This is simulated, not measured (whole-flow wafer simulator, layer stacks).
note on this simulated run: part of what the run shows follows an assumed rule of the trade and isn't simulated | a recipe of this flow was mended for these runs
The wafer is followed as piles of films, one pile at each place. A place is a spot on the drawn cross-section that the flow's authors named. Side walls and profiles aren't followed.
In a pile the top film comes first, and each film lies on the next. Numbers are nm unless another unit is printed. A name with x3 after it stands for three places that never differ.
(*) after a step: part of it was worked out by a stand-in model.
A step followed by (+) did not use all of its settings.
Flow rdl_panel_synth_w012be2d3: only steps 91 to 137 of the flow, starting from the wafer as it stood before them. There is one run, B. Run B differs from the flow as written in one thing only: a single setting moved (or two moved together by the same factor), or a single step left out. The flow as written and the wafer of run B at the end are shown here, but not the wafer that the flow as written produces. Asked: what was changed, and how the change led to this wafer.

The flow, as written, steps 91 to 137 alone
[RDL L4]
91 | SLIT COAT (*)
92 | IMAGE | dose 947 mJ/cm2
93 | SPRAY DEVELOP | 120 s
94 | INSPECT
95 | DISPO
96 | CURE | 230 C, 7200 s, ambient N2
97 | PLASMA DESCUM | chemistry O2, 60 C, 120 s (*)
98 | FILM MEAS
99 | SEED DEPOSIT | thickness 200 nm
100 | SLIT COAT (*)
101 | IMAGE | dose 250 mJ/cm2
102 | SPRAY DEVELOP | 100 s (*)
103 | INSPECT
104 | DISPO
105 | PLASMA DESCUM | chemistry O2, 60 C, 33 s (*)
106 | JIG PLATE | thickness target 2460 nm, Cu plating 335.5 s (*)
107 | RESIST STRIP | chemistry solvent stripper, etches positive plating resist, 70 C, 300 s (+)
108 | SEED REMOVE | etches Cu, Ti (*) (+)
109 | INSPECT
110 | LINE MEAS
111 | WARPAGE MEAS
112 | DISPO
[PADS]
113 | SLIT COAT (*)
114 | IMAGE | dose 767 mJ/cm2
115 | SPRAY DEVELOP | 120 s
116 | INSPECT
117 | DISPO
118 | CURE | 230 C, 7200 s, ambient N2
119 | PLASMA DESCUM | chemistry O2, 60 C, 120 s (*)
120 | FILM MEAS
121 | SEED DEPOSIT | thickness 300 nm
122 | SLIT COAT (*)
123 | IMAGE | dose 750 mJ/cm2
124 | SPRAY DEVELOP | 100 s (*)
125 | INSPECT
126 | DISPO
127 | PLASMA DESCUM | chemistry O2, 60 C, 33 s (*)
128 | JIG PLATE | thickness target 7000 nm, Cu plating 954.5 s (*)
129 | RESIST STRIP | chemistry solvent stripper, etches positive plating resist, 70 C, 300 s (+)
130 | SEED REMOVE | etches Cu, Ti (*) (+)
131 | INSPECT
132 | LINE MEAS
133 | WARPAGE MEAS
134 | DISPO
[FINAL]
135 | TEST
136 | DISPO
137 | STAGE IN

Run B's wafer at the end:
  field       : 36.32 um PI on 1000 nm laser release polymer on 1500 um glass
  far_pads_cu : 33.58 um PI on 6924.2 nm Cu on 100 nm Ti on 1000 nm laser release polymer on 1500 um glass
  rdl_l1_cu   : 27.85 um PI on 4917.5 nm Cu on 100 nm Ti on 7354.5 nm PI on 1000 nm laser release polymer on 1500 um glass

The reason: step 106, JIG PLATE: Cu plating 285.2 s was run, while the flow as written has Cu plating 335.5 s.

How this came from the change, step by step:
  106 | JIG PLATE | thickness target 2460 nm, Cu plating 335.5 s (*)
      rdl_l4_cu, rdl_l4_land, rdl_l4_via, pads_land, pads_via: +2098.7 Cu (it would be, as written: +2468.8 Cu)
  113 | SLIT COAT (*)
      field: +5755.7 PI (it would be, as written: +5893.8 PI)
      far_pads_cu: +5706.4 PI (it would be, as written: +5844.2 PI)
      (and at 20 other places as well)
  122 | SLIT COAT (*)
      rdl_l4_cu: +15 um ILINE-POS-THICK-GRADE-A (new film) (it would be, as written: +15.12 um ILINE-POS-THICK-GRADE-A (new film))
      rdl_l4_space: +15.01 um ILINE-POS-THICK-GRADE-A (new film) (it would be, as written: +15.12 um ILINE-POS-THICK-GRADE-A (new film))
      (and at 6 other places as well)
  124 | SPRAY DEVELOP | 100 s (*)
      pads_cu: -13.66 um ILINE-POS-THICK-GRADE-A (all of it) (it would be, as written: -13.68 um ILINE-POS-THICK-GRADE-A (all of it))
      pads_land: -13.14 um ILINE-POS-THICK-GRADE-A (all of it) (it would be, as written: -13.11 um ILINE-POS-THICK-GRADE-A (all of it))
      (and at 1 other place as well)
  129 | RESIST STRIP | chemistry solvent stripper, etches positive plating resist, 70 C, 300 s (+)
      rdl_l4_cu: -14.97 um ILINE-POS-THICK-GRADE-A (all of it) (it would be, as written: -15.09 um ILINE-POS-THICK-GRADE-A (all of it))
      rdl_l4_space: -14.98 um ILINE-POS-THICK-GRADE-A (all of it) (it would be, as written: -15.09 um ILINE-POS-THICK-GRADE-A (all of it))
      (and at 3 other places as well)
